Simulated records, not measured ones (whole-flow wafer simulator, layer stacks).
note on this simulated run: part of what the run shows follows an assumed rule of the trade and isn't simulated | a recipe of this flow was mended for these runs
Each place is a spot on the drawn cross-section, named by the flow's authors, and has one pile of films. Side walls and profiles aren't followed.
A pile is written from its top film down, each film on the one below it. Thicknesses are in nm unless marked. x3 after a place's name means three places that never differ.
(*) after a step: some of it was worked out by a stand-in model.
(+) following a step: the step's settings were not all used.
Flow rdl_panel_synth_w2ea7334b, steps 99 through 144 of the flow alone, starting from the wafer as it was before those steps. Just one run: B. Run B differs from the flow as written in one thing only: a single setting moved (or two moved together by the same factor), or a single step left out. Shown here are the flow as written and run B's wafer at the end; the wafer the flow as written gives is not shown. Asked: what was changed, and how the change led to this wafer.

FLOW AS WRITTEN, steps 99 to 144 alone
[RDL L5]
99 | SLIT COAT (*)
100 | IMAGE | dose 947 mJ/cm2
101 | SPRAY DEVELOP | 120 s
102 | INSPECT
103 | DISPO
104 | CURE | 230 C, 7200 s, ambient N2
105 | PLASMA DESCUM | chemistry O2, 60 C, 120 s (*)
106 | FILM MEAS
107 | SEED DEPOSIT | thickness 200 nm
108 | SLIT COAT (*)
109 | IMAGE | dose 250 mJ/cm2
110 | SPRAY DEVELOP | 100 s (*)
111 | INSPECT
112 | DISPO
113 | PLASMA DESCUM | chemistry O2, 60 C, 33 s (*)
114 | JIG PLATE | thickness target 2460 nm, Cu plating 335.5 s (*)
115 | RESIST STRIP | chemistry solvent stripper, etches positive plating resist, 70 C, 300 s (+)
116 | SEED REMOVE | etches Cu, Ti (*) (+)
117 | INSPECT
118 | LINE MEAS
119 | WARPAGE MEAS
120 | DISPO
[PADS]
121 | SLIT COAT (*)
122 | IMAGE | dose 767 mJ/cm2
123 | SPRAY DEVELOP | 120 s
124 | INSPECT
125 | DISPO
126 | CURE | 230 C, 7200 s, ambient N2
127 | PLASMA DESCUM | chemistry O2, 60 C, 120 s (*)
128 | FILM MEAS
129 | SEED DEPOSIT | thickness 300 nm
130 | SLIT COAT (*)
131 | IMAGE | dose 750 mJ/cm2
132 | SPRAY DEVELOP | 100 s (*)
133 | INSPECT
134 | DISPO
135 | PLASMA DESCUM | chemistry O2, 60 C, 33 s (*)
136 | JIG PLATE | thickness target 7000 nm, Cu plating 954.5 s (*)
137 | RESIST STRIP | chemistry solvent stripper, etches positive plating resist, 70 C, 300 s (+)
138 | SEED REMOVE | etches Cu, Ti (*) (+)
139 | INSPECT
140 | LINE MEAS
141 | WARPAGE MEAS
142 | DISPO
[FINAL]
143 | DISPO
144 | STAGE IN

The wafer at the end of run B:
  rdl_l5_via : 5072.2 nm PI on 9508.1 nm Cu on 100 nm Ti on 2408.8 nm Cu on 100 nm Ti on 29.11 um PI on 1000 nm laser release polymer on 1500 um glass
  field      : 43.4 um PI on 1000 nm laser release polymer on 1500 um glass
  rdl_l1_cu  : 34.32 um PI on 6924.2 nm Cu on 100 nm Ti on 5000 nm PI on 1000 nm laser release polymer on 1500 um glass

Cause: step 114, JIG PLATE: Cu plating 436.2 s was run, though the flow has Cu plating 335.5 s.

The path from the change to this, step by step:
  114 | JIG PLATE | thickness target 2460 nm, Cu plating 335.5 s (*)
      rdl_l5_cu, rdl_l5_land, pads_land, pads_via: Cu gains 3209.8 (it would be, as written: Cu gains 2468.8)
      rdl_l5_via: Cu gains 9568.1 (it would be, as written: Cu gains 2468.8)
  121 | SLIT COAT (*)
      rdl_l5_via: PI gains 5072.2 (new film) (it would be, as written: PI gains 10.89 um (new film))
      field: PI gains 6176.8 (it would be, as written: PI gains 5893.8)
      (as well as at 22 more places)
  130 | SLIT COAT (*)
      rdl_l5_cu: ILINE-POS-THICK-GRADE-A gains 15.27 um (new film) (it would be, as written: ILINE-POS-THICK-GRADE-A gains 15.12 um (new film))
      rdl_l5_space: ILINE-POS-THICK-GRADE-A gains 15.24 um (new film) (it would be, as written: ILINE-POS-THICK-GRADE-A gains 15.12 um (new film))
      (as well as at 6 more places)
  132 | SPRAY DEVELOP | 100 s (*)
      pads_cu: ILINE-POS-THICK-GRADE-A loses 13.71 um (all of it) (it would be, as written: ILINE-POS-THICK-GRADE-A loses 13.68 um (all of it))
      pads_land: ILINE-POS-THICK-GRADE-A loses 13.05 um (all of it) (it would be, as written: ILINE-POS-THICK-GRADE-A loses 13.11 um (all of it))
      (as well as at 1 more place)
  137 | RESIST STRIP | chemistry solvent stripper, etches positive plating resist, 70 C, 300 s (+)
      rdl_l2_cu, rdl_l2_space: ILINE-POS-THICK-GRADE-A loses 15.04 um (all of it) (it would be, as written: ILINE-POS-THICK-GRADE-A loses 15.05 um (all of it))
      rdl_l5_cu: ILINE-POS-THICK-GRADE-A loses 15.24 um (all of it) (it would be, as written: ILINE-POS-THICK-GRADE-A loses 15.09 um (all of it))
      (as well as at 4 more places)
